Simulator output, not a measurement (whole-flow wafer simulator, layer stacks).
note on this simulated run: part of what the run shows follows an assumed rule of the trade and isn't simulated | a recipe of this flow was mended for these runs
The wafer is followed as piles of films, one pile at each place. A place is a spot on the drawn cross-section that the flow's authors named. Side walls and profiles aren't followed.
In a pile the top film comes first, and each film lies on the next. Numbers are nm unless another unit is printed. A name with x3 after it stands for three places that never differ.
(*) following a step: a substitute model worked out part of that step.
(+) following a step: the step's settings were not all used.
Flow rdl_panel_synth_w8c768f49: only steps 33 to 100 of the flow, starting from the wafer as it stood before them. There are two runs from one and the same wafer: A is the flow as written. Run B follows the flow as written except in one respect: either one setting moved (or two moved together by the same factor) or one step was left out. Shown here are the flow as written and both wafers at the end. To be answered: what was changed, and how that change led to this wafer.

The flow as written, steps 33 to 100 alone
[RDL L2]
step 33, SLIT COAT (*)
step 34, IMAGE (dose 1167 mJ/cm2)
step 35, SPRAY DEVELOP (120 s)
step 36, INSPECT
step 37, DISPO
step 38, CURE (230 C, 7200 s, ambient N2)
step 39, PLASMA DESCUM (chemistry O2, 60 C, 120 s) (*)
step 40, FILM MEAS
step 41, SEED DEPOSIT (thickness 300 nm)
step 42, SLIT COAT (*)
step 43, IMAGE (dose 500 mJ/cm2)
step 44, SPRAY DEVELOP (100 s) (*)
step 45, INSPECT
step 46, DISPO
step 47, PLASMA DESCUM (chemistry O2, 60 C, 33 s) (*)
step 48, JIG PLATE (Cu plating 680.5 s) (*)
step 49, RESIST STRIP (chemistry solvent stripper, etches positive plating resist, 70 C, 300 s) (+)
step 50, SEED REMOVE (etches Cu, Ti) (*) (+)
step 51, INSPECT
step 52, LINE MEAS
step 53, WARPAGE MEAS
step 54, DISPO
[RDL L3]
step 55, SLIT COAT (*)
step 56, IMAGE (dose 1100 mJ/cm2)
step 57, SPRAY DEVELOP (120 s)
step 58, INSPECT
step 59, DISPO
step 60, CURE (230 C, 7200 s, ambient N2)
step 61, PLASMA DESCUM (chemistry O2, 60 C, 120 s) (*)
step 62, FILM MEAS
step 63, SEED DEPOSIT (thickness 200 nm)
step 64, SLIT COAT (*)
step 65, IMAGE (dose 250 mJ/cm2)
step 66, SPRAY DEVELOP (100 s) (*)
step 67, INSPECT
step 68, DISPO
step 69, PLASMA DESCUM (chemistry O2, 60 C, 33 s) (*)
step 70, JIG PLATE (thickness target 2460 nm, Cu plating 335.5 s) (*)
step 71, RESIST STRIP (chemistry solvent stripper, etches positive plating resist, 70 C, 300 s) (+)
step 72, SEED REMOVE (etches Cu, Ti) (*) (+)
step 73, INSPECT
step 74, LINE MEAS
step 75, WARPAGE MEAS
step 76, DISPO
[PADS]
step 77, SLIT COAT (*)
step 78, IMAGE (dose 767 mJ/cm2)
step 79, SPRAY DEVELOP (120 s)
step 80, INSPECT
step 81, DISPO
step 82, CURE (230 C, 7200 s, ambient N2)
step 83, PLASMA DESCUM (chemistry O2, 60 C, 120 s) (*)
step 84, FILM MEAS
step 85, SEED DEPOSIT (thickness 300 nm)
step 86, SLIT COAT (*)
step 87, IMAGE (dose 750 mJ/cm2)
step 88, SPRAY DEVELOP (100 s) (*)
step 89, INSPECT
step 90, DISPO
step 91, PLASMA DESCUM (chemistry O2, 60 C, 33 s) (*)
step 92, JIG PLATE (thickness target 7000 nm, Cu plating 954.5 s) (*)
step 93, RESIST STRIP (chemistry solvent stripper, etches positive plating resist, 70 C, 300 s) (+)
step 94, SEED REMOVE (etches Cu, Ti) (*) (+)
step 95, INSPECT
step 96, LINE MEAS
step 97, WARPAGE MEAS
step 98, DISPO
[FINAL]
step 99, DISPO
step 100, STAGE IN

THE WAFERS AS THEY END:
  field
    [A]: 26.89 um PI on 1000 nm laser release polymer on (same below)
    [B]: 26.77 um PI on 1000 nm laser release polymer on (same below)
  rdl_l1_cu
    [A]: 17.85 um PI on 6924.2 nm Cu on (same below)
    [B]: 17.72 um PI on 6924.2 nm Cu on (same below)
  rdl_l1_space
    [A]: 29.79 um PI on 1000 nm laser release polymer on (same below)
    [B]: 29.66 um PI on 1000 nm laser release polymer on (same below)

Cause: step 48, JIG PLATE: Cu plating 626.1 s was run, while the flow as written has Cu plating 680.5 s.

The path from the change to this, step by step:
  step 48, JIG PLATE (Cu plating 680.5 s) (*)
      rdl_l2_cu, rdl_l2_land, rdl_l2_via, rdl_l2_rim, rdl_l3_land, rdl_l3_via: A Cu gains 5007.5 | B Cu gains 4607.2
  step 55, SLIT COAT (*)
      rdl_l3_cu, rdl_l3_space: A PI gains 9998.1 | B PI gains 9691.6
      rdl_l2_space: A PI gains 10.58 um | B PI gains 10.25 um
      (and at 2 other places as well)
  step 64, SLIT COAT (*)
      rdl_l2_via: A ILINE-POS-THICK-GRADE-A gains 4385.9 (new film) | B ILINE-POS-THICK-GRADE-A gains 4502 (new film)
  step 71, RESIST STRIP (chemistry solvent stripper, etches positive plating resist, 70 C, 300 s) (+)
      rdl_l2_via: A ILINE-POS-THICK-GRADE-A loses 4356.2 (all of it) | B ILINE-POS-THICK-GRADE-A loses 4472.3 (all of it)
  step 77, SLIT COAT (*)
      rdl_l3_via: A PI gains 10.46 um (new film) | B PI gains 10.5 um (new film)
  step 86, SLIT COAT (*)
      rdl_l2_cu: A ILINE-POS-THICK-GRADE-A gains 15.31 um (new film) | B ILINE-POS-THICK-GRADE-A gains 15.28 um (new film)
      rdl_l2_space: A ILINE-POS-THICK-GRADE-A gains 15.33 um (new film) | B ILINE-POS-THICK-GRADE-A gains 15.3 um (new film)
      (and at 7 other places as well)
  step 93, RESIST STRIP (chemistry solvent stripper, etches positive plating resist, 70 C, 300 s) (+)
      rdl_l2_cu: A ILINE-POS-THICK-GRADE-A loses 15.28 um (all of it) | B ILINE-POS-THICK-GRADE-A loses 15.25 um (all of it)
      rdl_l2_space: A ILINE-POS-THICK-GRADE-A loses 15.3 um (all of it) | B ILINE-POS-THICK-GRADE-A loses 15.27 um (all of it)
      (and at 7 other places as well)
